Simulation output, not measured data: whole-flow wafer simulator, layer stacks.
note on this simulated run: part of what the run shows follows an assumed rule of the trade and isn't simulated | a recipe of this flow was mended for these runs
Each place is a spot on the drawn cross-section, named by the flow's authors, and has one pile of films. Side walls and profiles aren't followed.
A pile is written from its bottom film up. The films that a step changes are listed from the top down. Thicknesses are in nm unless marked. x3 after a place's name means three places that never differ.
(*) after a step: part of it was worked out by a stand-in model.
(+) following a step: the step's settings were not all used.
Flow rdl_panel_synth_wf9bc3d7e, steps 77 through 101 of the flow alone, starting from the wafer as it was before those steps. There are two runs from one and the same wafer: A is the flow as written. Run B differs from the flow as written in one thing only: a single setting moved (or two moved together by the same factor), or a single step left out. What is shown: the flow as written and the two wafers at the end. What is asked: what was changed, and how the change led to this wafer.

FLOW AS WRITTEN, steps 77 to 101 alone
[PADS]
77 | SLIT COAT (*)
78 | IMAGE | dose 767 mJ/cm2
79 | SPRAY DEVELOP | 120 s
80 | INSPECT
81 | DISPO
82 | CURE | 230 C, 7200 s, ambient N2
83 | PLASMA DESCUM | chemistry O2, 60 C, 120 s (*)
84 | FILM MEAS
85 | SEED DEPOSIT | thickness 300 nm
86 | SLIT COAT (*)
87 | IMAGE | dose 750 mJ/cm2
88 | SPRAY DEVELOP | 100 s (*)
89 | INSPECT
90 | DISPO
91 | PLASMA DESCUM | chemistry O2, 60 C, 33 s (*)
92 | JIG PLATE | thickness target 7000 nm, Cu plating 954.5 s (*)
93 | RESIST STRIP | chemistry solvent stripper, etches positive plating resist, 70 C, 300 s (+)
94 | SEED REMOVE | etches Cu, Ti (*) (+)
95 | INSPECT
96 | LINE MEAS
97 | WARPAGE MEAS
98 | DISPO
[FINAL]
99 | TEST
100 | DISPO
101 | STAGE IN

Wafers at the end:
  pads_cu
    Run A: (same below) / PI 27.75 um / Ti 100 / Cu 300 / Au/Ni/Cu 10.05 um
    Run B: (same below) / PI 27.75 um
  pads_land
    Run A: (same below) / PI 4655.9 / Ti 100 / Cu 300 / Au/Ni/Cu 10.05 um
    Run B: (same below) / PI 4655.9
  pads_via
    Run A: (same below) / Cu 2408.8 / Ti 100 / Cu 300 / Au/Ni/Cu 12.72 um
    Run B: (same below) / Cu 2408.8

What caused this: step 92, JIG PLATE: thickness target 7000 nm, Cu plating 954.5 s (*), was omitted.

How this came from the change, step by step:
  94 | SEED REMOVE | etches Cu, Ti (*) (+)
      pads_cu, pads_land, pads_via: A nothing | B -300 Cu (all of it), -100 Ti (all of it)
Taking metal films that touch as one body, pads_cu has 0 bodies; the flow as written gives 1 body.
Taking metal films that touch as one body, pads_land has 1 body; the flow as written gives 2 bodies (between them, from the top down: PI 4655.9).
